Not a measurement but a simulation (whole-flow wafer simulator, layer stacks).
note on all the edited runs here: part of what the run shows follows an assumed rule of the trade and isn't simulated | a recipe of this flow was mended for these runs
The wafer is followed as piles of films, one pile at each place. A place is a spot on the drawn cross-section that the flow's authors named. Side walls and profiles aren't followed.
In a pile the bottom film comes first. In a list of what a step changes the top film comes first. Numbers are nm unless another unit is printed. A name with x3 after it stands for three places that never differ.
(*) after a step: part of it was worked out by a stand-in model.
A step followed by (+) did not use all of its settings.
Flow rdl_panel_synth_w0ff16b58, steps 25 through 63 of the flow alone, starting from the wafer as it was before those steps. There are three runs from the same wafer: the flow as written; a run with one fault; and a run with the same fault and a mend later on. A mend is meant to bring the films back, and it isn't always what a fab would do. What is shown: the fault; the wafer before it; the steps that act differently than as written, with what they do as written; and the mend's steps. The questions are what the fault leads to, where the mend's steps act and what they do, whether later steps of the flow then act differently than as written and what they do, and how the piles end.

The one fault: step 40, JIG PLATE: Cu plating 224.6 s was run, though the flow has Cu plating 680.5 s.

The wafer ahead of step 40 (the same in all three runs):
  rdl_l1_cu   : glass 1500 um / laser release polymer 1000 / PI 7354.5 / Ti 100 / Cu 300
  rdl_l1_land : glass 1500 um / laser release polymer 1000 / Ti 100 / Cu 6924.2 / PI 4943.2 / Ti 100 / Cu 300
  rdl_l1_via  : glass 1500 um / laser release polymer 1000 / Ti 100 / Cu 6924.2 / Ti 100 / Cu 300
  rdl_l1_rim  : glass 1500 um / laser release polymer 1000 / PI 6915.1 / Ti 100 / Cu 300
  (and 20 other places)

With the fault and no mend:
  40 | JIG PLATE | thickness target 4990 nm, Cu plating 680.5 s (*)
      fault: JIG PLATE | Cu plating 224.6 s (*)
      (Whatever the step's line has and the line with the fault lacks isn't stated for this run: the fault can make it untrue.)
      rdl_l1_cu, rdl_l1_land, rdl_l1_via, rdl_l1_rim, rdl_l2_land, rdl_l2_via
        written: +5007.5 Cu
        fault: +1652.7 Cu
  Steps further on in the flow that do not act as written:
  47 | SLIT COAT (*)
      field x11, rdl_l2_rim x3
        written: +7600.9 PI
        fault: +6856.6 PI
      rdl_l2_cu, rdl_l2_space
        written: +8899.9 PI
        fault: +7277 PI
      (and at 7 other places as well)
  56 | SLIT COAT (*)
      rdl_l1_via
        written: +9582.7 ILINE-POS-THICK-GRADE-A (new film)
        fault: +10.23 um ILINE-POS-THICK-GRADE-A (new film)
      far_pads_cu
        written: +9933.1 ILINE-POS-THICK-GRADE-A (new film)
        fault: +9486 ILINE-POS-THICK-GRADE-A (new film)
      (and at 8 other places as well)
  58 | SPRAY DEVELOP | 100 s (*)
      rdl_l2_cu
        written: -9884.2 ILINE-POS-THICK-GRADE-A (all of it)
        fault: -9447 ILINE-POS-THICK-GRADE-A (all of it)
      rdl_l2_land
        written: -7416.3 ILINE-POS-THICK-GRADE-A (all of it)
        fault: -7926 ILINE-POS-THICK-GRADE-A (all of it)
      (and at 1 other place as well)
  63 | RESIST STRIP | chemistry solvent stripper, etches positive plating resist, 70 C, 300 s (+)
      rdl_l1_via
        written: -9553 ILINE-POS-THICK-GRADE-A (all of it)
        fault: -10.2 um ILINE-POS-THICK-GRADE-A (all of it)
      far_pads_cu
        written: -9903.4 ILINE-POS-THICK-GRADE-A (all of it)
        fault: -9456.3 ILINE-POS-THICK-GRADE-A (all of it)
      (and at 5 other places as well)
  By the end, the piles at field x11, far_pads_cu, rdl_l1_cu and 11 more depart from the flow's by more than 2% or 0.5 nm, whichever is larger.
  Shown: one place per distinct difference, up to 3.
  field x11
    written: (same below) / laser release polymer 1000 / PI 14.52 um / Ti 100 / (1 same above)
    fault: (same below) / laser release polymer 1000 / PI 13.77 um / Ti 100 / (1 same above)
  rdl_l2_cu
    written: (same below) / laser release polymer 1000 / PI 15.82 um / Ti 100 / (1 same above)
    fault: (same below) / laser release polymer 1000 / PI 14.19 um / Ti 100 / (1 same above)
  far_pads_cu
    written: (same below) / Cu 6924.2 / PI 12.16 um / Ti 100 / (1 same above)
    fault: (same below) / Cu 6924.2 / PI 10.56 um / Ti 100 / (1 same above)

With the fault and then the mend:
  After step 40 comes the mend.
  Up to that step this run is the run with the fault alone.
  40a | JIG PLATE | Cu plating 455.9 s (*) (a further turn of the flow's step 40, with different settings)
      rdl_l1_cu, rdl_l1_land, rdl_l1_via, rdl_l1_rim, rdl_l2_land, rdl_l2_via
        +3354.8 Cu
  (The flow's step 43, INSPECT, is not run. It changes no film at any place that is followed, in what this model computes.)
  Every later step of the flow that is run acts as written at every place that is followed.
  The piles end the same as the flow's at every place that both follow.
